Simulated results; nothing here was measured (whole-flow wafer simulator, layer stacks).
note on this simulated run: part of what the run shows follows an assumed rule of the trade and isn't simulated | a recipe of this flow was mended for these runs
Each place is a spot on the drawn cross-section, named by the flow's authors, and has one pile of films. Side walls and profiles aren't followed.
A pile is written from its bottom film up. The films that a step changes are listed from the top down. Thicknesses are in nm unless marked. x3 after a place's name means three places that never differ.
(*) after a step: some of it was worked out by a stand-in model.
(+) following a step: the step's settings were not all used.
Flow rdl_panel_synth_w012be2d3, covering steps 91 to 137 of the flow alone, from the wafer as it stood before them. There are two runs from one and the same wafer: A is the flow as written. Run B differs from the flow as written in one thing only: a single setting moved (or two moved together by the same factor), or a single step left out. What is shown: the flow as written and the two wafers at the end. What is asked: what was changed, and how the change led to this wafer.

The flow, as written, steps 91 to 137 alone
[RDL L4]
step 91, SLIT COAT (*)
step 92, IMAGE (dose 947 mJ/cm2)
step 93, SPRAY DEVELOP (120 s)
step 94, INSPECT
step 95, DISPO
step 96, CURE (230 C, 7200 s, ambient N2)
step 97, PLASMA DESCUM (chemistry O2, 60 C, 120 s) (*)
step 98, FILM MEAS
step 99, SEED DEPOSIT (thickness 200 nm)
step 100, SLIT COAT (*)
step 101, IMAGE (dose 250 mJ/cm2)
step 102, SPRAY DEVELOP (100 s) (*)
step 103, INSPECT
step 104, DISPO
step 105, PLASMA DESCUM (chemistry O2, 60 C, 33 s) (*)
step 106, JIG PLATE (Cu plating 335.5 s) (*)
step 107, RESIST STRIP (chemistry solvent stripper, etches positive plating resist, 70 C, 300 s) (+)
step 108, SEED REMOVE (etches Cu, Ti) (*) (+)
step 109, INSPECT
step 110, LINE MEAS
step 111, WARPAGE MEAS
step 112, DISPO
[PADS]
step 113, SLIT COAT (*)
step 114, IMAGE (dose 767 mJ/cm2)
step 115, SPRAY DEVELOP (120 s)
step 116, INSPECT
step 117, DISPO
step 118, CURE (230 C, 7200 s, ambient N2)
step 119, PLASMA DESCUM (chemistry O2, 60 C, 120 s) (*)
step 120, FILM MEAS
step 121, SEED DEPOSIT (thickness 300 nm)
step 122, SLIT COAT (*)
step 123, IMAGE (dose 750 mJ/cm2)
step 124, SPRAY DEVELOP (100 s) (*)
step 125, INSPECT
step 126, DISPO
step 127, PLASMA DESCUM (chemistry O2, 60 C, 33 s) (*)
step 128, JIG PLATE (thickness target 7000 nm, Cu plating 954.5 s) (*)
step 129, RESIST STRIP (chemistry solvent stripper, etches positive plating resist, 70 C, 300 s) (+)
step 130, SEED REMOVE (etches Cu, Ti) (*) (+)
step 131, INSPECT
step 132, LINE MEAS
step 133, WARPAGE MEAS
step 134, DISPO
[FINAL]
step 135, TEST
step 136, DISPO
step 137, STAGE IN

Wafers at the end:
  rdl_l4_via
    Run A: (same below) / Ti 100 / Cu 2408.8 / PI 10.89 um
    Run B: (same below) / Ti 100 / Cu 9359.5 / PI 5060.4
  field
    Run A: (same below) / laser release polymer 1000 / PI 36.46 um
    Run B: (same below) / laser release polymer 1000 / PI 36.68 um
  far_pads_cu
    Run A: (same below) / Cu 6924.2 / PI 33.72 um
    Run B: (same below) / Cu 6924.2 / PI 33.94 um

What caused this: step 106, JIG PLATE: Cu plating 416 s was run, whereas the flow has Cu plating 335.5 s.

How this came from the change, step by step:
  step 106, JIG PLATE (Cu plating 335.5 s) (*)
      rdl_l4_cu, rdl_l4_land, pads_land, pads_via: A +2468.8 Cu | B +3061.2 Cu
      rdl_l4_via: A +2468.8 Cu | B +9419.5 Cu
  step 113, SLIT COAT (*)
      rdl_l4_via: A +10.89 um PI (new film) | B +5060.4 PI (new film)
      field: A +5893.8 PI | B +6119.3 PI
      (and at 20 other places as well)
  step 122, SLIT COAT (*)
      rdl_l1_rim: A +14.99 um ILINE-POS-THICK-GRADE-A (new film) | B +14.98 um ILINE-POS-THICK-GRADE-A (new film)
      rdl_l3_via: A +14.8 um ILINE-POS-THICK-GRADE-A (new film) | B +14.81 um ILINE-POS-THICK-GRADE-A (new film)
      (and at 8 other places as well)
  step 124, SPRAY DEVELOP (100 s) (*)
      pads_cu: A -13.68 um ILINE-POS-THICK-GRADE-A (all of it) | B -13.7 um ILINE-POS-THICK-GRADE-A (all of it)
      pads_land: A -13.11 um ILINE-POS-THICK-GRADE-A (all of it) | B -13.06 um ILINE-POS-THICK-GRADE-A (all of it)
      (and at 1 other place as well)
  step 129, RESIST STRIP (chemistry solvent stripper, etches positive plating resist, 70 C, 300 s) (+)
      rdl_l3_via: A -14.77 um ILINE-POS-THICK-GRADE-A (all of it) | B -14.78 um ILINE-POS-THICK-GRADE-A (all of it)
      rdl_l4_cu: A -15.09 um ILINE-POS-THICK-GRADE-A (all of it) | B -15.23 um ILINE-POS-THICK-GRADE-A (all of it)
      (and at 4 other places as well)
